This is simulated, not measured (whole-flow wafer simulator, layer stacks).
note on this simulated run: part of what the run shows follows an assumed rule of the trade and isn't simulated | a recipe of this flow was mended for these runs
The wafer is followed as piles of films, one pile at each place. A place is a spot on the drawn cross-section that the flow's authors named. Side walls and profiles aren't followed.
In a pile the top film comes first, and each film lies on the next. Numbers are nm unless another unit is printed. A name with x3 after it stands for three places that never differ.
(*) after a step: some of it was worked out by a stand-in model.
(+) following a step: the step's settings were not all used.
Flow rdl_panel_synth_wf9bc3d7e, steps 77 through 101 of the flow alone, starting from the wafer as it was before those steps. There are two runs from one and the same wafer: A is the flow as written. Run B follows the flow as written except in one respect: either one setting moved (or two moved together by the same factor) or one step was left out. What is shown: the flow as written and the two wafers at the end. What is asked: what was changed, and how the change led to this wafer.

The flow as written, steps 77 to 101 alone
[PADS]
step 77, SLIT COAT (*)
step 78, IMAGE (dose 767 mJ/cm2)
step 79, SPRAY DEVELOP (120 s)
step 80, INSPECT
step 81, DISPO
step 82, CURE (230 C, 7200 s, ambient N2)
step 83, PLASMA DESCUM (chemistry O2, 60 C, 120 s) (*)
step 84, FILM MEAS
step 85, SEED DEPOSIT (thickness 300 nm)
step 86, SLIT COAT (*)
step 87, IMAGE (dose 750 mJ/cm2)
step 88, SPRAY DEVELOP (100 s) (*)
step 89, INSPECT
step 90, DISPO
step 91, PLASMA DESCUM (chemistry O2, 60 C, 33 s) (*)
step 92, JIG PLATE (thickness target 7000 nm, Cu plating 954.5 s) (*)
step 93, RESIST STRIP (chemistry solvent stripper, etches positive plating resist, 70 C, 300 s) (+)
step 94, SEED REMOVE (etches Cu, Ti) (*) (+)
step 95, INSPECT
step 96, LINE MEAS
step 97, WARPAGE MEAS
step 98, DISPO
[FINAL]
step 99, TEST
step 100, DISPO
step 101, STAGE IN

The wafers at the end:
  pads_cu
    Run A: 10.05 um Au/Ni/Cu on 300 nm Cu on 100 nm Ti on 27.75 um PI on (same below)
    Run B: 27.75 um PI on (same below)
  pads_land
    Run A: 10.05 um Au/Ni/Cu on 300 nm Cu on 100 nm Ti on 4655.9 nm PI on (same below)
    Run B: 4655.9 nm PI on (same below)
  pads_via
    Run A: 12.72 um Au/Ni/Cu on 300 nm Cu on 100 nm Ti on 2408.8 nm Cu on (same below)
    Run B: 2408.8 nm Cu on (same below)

Cause: step 88, SPRAY DEVELOP: 100 s (*), was skipped.

Step by step, how the change led to this:
  step 91, PLASMA DESCUM (chemistry O2, 60 C, 33 s) (*)
      pads_cu, pads_land, pads_via: A nothing | B ILINE-POS-THICK-GRADE-A loses 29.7
  step 92, JIG PLATE (thickness target 7000 nm, Cu plating 954.5 s) (*)
      pads_cu, pads_land: A Au/Ni/Cu gains 10.05 um (new film) | B nothing
      pads_via: A Au/Ni/Cu gains 12.72 um (new film) | B nothing
  step 93, RESIST STRIP (chemistry solvent stripper, etches positive plating resist, 70 C, 300 s) (+)
      pads_cu: A nothing | B ILINE-POS-THICK-GRADE-A loses 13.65 um (all of it)
      pads_land: A nothing | B ILINE-POS-THICK-GRADE-A loses 13.08 um (all of it)
      (as well as at 1 more place)
  step 94, SEED REMOVE (etches Cu, Ti) (*) (+)
      pads_cu, pads_land, pads_via: A nothing | B Cu loses 300 (all of it), Ti loses 100 (all of it)
If metal films that touch count as one body, pads_cu has 0 bodies; the flow as written gives 1 body.
If metal films that touch count as one body, pads_land has 1 body; the flow as written gives 2 bodies (between them, from the top down: PI 4655.9).
